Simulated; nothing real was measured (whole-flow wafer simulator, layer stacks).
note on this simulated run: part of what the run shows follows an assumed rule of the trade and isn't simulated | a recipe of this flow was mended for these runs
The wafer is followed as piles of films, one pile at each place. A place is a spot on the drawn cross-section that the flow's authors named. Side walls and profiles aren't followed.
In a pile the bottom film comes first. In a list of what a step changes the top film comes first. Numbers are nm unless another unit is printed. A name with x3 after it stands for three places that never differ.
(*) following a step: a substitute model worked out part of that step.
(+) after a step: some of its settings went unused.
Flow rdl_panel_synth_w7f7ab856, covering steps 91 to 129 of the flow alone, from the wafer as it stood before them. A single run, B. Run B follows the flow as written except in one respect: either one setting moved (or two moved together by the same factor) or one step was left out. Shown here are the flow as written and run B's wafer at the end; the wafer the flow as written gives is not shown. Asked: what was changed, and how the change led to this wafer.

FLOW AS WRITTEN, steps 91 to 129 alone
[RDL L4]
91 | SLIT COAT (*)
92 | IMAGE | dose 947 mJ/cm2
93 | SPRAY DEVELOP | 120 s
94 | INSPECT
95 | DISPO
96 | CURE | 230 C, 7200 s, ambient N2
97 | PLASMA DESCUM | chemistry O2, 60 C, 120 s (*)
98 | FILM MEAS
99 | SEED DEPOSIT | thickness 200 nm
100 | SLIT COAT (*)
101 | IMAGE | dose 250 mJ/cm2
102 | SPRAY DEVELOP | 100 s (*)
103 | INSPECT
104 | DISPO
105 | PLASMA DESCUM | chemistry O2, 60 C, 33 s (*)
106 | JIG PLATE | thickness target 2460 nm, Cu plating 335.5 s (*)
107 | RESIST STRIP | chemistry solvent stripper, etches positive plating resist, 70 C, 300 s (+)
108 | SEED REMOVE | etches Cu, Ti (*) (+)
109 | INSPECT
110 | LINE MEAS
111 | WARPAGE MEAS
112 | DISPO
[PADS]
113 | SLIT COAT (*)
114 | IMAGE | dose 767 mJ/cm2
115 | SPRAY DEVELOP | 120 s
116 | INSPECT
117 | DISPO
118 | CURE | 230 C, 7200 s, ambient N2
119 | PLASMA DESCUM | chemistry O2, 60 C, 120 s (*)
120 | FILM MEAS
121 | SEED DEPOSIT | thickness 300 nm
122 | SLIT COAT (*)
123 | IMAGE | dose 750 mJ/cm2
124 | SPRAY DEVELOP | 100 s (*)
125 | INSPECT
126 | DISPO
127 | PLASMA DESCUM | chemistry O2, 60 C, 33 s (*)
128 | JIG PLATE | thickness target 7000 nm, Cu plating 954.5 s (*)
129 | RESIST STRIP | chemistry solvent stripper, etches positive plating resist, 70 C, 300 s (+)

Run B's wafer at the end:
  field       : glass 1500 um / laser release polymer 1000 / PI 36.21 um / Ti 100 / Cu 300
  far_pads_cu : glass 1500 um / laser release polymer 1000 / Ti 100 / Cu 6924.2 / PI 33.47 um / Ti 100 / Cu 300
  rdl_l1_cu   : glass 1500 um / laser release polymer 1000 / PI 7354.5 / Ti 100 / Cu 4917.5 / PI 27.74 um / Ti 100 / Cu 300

Cause: step 106, JIG PLATE: Cu plating 243.6 s was run, while the flow as written has Cu plating 335.5 s.

The path from the change to this, step by step:
  106 | JIG PLATE | thickness target 2460 nm, Cu plating 335.5 s (*)
      rdl_l4_cu, rdl_l4_land, rdl_l4_via, pads_land, pads_via: Cu gains 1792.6 (it would be, as written: Cu gains 2468.8)
  113 | SLIT COAT (*)
      field: PI gains 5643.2 (it would be, as written: PI gains 5893.8)
      far_pads_cu: PI gains 5594.1 (it would be, as written: PI gains 5844.2)
      (and at 20 other places as well)
  122 | SLIT COAT (*)
      rdl_l2_land: ILINE-POS-THICK-GRADE-A gains 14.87 um (new film) (it would be, as written: ILINE-POS-THICK-GRADE-A gains 14.88 um (new film))
      rdl_l4_cu: ILINE-POS-THICK-GRADE-A gains 14.89 um (new film) (it would be, as written: ILINE-POS-THICK-GRADE-A gains 15.12 um (new film))
      (and at 7 other places as well)
  124 | SPRAY DEVELOP | 100 s (*)
      pads_cu: ILINE-POS-THICK-GRADE-A loses 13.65 um (all of it) (it would be, as written: ILINE-POS-THICK-GRADE-A loses 13.68 um (all of it))
      pads_land: ILINE-POS-THICK-GRADE-A loses 13.17 um (all of it) (it would be, as written: ILINE-POS-THICK-GRADE-A loses 13.11 um (all of it))
      (and at 1 other place as well)
  129 | RESIST STRIP | chemistry solvent stripper, etches positive plating resist, 70 C, 300 s (+)
      rdl_l2_cu, rdl_l2_space: ILINE-POS-THICK-GRADE-A loses 15.1 um (all of it) (it would be, as written: ILINE-POS-THICK-GRADE-A loses 15.09 um (all of it))
      rdl_l2_land: ILINE-POS-THICK-GRADE-A loses 14.84 um (all of it) (it would be, as written: ILINE-POS-THICK-GRADE-A loses 14.85 um (all of it))
      (and at 5 other places as well)
